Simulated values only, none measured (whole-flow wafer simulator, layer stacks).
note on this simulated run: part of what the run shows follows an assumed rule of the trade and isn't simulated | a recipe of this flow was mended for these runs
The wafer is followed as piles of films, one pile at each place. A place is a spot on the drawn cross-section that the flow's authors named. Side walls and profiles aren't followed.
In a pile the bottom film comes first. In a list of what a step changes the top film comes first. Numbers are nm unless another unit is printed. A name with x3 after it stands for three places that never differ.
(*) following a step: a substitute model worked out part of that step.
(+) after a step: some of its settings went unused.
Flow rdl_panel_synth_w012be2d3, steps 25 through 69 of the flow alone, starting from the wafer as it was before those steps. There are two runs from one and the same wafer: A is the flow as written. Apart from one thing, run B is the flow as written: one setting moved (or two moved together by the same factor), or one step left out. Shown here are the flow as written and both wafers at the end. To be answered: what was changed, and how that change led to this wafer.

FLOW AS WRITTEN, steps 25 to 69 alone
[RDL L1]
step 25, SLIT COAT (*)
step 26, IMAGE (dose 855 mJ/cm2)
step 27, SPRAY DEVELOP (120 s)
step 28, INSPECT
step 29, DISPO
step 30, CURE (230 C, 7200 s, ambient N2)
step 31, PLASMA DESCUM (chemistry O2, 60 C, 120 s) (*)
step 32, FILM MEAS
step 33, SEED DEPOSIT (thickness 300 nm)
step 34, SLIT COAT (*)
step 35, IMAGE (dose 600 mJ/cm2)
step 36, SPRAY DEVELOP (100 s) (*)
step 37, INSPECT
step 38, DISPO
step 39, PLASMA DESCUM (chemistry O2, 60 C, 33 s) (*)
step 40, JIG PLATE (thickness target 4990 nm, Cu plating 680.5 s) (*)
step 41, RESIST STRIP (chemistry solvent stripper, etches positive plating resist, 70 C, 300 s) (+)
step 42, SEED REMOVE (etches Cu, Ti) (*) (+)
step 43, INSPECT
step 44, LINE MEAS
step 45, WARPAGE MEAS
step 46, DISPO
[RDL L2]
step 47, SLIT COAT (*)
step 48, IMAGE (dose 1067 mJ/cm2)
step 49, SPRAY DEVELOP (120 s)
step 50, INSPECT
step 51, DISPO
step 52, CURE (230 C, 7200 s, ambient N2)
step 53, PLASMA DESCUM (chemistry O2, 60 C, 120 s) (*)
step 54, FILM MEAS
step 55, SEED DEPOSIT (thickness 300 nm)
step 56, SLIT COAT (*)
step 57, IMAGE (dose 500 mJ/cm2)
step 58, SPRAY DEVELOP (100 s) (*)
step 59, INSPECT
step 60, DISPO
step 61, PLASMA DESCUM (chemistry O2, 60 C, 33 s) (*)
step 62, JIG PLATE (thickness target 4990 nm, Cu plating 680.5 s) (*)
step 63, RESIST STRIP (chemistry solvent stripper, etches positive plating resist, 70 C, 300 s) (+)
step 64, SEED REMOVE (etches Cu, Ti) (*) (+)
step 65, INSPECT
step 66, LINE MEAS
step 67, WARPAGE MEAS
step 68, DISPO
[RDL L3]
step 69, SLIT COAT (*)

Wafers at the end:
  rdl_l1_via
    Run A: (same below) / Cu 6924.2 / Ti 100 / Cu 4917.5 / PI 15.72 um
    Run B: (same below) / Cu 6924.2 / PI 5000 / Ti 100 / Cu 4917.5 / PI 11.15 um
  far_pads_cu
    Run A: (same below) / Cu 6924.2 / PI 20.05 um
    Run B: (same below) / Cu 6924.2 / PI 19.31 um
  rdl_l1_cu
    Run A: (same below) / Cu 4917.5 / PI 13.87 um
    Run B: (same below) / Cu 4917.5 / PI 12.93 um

Cause: step 27, SPRAY DEVELOP: 120 s, was not run.

How this came from the change, step by step:
  step 34, SLIT COAT (*)
      rdl_l1_land: A +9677 ILINE-POS-THICK-GRADE-A (new film) | B +10.68 um ILINE-POS-THICK-GRADE-A (new film)
      far_pads_cu: A +10.3 um ILINE-POS-THICK-GRADE-A (new film) | B +10.7 um ILINE-POS-THICK-GRADE-A (new film)
      (and at 3 other places as well)
  step 36, SPRAY DEVELOP (100 s) (*)
      rdl_l1_land: A -9677 ILINE-POS-THICK-GRADE-A (all of it) | B -10.68 um ILINE-POS-THICK-GRADE-A (all of it)
      rdl_l1_cu: A -12.38 um ILINE-POS-THICK-GRADE-A (all of it) | B -12.6 um ILINE-POS-THICK-GRADE-A (all of it)
      (and at 1 other place as well)
  step 41, RESIST STRIP (chemistry solvent stripper, etches positive plating resist, 70 C, 300 s) (+)
      far_pads_cu: A -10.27 um ILINE-POS-THICK-GRADE-A (all of it) | B -10.67 um ILINE-POS-THICK-GRADE-A (all of it)
      rdl_l1_space: A -12.36 um ILINE-POS-THICK-GRADE-A (all of it) | B -12.55 um ILINE-POS-THICK-GRADE-A (all of it)
  step 47, SLIT COAT (*)
      far_pads_cu: A +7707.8 PI | B +6784.8 PI
      rdl_l1_cu: A +5962.6 PI (new film) | B +4824.9 PI (new film)
      (and at 3 other places as well)
  step 56, SLIT COAT (*)
      far_pads_cu: A +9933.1 ILINE-POS-THICK-GRADE-A (new film) | B +10.14 um ILINE-POS-THICK-GRADE-A (new film)
      rdl_l1_cu: A +10.04 um ILINE-POS-THICK-GRADE-A (new film) | B +10.28 um ILINE-POS-THICK-GRADE-A (new film)
      (and at 3 other places as well)
  step 63, RESIST STRIP (chemistry solvent stripper, etches positive plating resist, 70 C, 300 s) (+)
      far_pads_cu: A -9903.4 ILINE-POS-THICK-GRADE-A (all of it) | B -10.11 um ILINE-POS-THICK-GRADE-A (all of it)
      rdl_l1_cu: A -10.01 um ILINE-POS-THICK-GRADE-A (all of it) | B -10.25 um ILINE-POS-THICK-GRADE-A (all of it)
      (and at 3 other places as well)
  step 69, SLIT COAT (*)
      far_pads_cu: A +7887 PI | B +8072.1 PI
      rdl_l1_cu: A +7912.4 PI | B +8104.4 PI
      (and at 3 other places as well)
With metal films that touch counted as one body, rdl_l1_via has 2 bodies (between them, from the top down: PI 5000); the flow as written gives 1 body.
